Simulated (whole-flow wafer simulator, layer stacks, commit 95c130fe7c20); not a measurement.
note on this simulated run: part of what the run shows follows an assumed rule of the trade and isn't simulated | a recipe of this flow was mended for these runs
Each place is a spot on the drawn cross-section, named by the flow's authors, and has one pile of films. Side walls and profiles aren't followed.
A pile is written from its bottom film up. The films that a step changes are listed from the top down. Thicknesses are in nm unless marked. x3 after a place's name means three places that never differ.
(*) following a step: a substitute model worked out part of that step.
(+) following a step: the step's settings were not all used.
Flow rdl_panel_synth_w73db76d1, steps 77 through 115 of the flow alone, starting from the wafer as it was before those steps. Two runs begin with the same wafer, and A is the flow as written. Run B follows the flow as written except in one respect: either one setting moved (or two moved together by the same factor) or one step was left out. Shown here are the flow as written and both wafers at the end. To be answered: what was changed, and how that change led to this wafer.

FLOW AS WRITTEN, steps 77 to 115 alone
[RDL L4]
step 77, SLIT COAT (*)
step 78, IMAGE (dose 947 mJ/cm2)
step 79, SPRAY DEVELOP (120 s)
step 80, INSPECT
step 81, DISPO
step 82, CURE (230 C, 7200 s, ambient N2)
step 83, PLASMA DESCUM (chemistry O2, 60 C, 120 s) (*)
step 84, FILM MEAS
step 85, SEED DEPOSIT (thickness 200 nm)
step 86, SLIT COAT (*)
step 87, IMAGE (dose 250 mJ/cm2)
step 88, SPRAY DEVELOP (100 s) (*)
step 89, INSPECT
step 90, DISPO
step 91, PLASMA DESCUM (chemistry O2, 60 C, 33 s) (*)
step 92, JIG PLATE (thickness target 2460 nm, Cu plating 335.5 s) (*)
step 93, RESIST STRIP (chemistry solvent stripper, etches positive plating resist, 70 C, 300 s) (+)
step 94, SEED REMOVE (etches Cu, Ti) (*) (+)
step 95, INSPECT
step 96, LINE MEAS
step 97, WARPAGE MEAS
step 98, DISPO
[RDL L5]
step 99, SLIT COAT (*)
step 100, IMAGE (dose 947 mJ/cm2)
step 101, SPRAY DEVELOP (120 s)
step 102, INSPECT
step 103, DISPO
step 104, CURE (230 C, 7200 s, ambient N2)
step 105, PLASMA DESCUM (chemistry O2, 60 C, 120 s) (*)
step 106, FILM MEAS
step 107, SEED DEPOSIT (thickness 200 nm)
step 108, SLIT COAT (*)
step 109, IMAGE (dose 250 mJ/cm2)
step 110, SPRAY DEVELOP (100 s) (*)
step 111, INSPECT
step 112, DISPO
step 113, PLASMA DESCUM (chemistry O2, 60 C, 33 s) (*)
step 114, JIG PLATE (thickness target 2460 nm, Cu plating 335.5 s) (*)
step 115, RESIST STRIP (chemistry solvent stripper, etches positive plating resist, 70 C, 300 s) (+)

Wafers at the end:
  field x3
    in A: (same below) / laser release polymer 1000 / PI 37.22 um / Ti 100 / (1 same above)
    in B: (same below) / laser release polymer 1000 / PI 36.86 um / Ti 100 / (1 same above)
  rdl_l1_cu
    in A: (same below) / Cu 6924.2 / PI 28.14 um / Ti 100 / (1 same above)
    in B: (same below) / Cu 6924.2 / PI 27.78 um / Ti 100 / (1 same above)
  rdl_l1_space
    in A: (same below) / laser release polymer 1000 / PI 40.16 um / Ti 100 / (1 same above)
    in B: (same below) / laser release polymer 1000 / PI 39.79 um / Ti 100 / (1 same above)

What caused this: step 92, JIG PLATE: Cu plating 263 s was run, whereas the flow has Cu plating 335.5 s.

How this came from the change, step by step:
  step 92, JIG PLATE (thickness target 2460 nm, Cu plating 335.5 s) (*)
      rdl_l4_cu, rdl_l4_land, rdl_l4_via, rdl_l5_land, rdl_l5_via: A +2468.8 Cu | B +1935.3 Cu
  step 99, SLIT COAT (*)
      field x3, pads_land x2: A +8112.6 PI | B +7748.9 PI
      rdl_l1_cu: A +8091.4 PI | B +7727.9 PI
      (as well as at 17 more places)
  step 108, SLIT COAT (*)
      rdl_l4_land: A +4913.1 ILINE-POS-THICK-GRADE-A (new film) | B +5066.8 ILINE-POS-THICK-GRADE-A (new film)
      rdl_l4_via: A +4830.6 ILINE-POS-THICK-GRADE-A (new film) | B +5041.4 ILINE-POS-THICK-GRADE-A (new film)
  step 115, RESIST STRIP (chemistry solvent stripper, etches positive plating resist, 70 C, 300 s) (+)
      rdl_l4_land: A -4883.4 ILINE-POS-THICK-GRADE-A (all of it) | B -5037.1 ILINE-POS-THICK-GRADE-A (all of it)
      rdl_l4_via: A -4800.9 ILINE-POS-THICK-GRADE-A (all of it) | B -5011.7 ILINE-POS-THICK-GRADE-A (all of it)
